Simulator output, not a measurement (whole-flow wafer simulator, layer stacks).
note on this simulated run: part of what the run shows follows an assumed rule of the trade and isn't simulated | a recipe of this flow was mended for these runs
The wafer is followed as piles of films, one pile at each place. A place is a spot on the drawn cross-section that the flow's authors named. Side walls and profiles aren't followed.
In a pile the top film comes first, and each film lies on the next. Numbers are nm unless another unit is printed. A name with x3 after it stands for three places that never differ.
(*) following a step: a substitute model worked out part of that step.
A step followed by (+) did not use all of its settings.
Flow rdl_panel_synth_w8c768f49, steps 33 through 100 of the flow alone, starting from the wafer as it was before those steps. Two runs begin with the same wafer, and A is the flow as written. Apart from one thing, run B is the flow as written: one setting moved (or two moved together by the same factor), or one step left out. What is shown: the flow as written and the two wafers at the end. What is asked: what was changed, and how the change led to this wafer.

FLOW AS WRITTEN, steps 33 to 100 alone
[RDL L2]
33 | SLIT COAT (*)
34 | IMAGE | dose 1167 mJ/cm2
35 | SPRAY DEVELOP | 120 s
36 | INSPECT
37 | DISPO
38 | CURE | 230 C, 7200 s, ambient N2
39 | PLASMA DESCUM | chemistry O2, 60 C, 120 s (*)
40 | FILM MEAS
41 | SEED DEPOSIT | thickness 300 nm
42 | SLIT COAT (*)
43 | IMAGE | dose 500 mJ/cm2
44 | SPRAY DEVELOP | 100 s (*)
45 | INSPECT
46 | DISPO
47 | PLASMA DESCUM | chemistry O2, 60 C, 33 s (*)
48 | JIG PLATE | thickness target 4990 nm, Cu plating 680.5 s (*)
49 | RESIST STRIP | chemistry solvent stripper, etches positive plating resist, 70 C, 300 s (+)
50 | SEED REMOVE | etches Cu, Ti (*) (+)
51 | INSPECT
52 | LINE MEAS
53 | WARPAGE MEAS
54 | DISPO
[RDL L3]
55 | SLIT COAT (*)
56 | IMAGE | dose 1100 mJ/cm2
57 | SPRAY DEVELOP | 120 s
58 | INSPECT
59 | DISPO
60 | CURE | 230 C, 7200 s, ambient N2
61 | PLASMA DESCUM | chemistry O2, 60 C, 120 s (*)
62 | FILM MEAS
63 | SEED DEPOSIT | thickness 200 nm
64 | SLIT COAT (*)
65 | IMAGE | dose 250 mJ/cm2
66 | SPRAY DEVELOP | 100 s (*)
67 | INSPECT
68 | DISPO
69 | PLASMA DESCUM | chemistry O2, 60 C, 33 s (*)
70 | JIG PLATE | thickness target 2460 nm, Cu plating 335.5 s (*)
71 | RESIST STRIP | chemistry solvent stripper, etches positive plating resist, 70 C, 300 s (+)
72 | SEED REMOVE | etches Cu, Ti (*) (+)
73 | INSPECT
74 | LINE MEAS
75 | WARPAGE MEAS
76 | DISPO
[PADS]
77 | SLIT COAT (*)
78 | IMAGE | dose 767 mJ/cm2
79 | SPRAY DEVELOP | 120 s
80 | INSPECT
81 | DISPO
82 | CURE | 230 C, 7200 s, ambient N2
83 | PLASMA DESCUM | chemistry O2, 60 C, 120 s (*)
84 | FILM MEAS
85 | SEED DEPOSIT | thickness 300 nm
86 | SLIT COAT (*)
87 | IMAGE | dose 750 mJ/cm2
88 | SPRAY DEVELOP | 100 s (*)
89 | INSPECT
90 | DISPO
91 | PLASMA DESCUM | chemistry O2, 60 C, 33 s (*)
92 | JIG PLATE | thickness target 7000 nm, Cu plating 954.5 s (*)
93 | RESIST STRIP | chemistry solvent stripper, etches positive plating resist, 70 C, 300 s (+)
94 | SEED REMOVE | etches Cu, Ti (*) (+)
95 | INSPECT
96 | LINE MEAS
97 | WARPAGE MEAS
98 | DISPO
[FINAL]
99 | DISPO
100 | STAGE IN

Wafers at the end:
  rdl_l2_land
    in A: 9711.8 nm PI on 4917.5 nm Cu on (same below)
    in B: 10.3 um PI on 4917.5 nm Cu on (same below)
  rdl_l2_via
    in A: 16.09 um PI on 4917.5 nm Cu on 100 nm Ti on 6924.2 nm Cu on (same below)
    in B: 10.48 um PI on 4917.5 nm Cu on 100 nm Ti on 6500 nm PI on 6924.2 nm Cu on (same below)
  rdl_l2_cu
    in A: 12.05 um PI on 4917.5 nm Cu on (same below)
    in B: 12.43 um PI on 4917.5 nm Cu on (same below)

Cause: step 35, SPRAY DEVELOP: 120 s, was skipped.

The path from the change to this, step by step:
  42 | SLIT COAT (*)
      rdl_l2_via: A +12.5 um ILINE-POS-THICK-GRADE-A (new film) | B +8868.5 ILINE-POS-THICK-GRADE-A (new film)
      rdl_l2_cu, rdl_l2_space: A +10.13 um ILINE-POS-THICK-GRADE-A (new film) | B +10.93 um ILINE-POS-THICK-GRADE-A (new film)
      (and at 2 other places as well)
  44 | SPRAY DEVELOP | 100 s (*)
      rdl_l2_via: A -12.5 um ILINE-POS-THICK-GRADE-A (all of it) | B -8868.5 ILINE-POS-THICK-GRADE-A (all of it)
      rdl_l2_cu: A -10.13 um ILINE-POS-THICK-GRADE-A (all of it) | B -10.93 um ILINE-POS-THICK-GRADE-A (all of it)
      (and at 1 other place as well)
  49 | RESIST STRIP | chemistry solvent stripper, etches positive plating resist, 70 C, 300 s (+)
      rdl_l2_space: A -10.1 um ILINE-POS-THICK-GRADE-A (all of it) | B -10.9 um ILINE-POS-THICK-GRADE-A (all of it)
      rdl_l1_rim: A -8208.7 ILINE-POS-THICK-GRADE-A (all of it) | B -9357.3 ILINE-POS-THICK-GRADE-A (all of it)
  55 | SLIT COAT (*)
      rdl_l2_via: A +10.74 um PI (new film) | B +5653.3 PI (new film)
      rdl_l2_cu: A +5919.4 PI (new film) | B +6171.9 PI (new film)
      (and at 3 other places as well)
  64 | SLIT COAT (*)
      rdl_l2_cu: A +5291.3 ILINE-POS-THICK-GRADE-A (new film) | B +5433.5 ILINE-POS-THICK-GRADE-A (new film)
      rdl_l2_space: A +5624.6 ILINE-POS-THICK-GRADE-A (new film) | B +5770.5 ILINE-POS-THICK-GRADE-A (new film)
      (and at 3 other places as well)
  71 | RESIST STRIP | chemistry solvent stripper, etches positive plating resist, 70 C, 300 s (+)
      rdl_l2_cu: A -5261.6 ILINE-POS-THICK-GRADE-A (all of it) | B -5403.8 ILINE-POS-THICK-GRADE-A (all of it)
      rdl_l2_space: A -5594.9 ILINE-POS-THICK-GRADE-A (all of it) | B -5740.8 ILINE-POS-THICK-GRADE-A (all of it)
      (and at 3 other places as well)
  77 | SLIT COAT (*)
      rdl_l2_cu: A +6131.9 PI | B +6259.5 PI
      rdl_l2_land: A +5066.5 PI | B +5325.8 PI
      (and at 1 other place as well)
  86 | SLIT COAT (*)
      rdl_l2_cu: A +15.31 um ILINE-POS-THICK-GRADE-A (new film) | B +15.41 um ILINE-POS-THICK-GRADE-A (new film)
      rdl_l2_space: A +15.33 um ILINE-POS-THICK-GRADE-A (new film) | B +15.43 um ILINE-POS-THICK-GRADE-A (new film)
      (and at 3 other places as well)
  93 | RESIST STRIP | chemistry solvent stripper, etches positive plating resist, 70 C, 300 s (+)
      rdl_l2_cu: A -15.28 um ILINE-POS-THICK-GRADE-A (all of it) | B -15.38 um ILINE-POS-THICK-GRADE-A (all of it)
      rdl_l2_space: A -15.3 um ILINE-POS-THICK-GRADE-A (all of it) | B -15.4 um ILINE-POS-THICK-GRADE-A (all of it)
      (and at 3 other places as well)
Taking metal films that touch as one body, rdl_l2_via has 2 bodies (between them, from the top down: PI 6500); the flow as written gives 1 body.
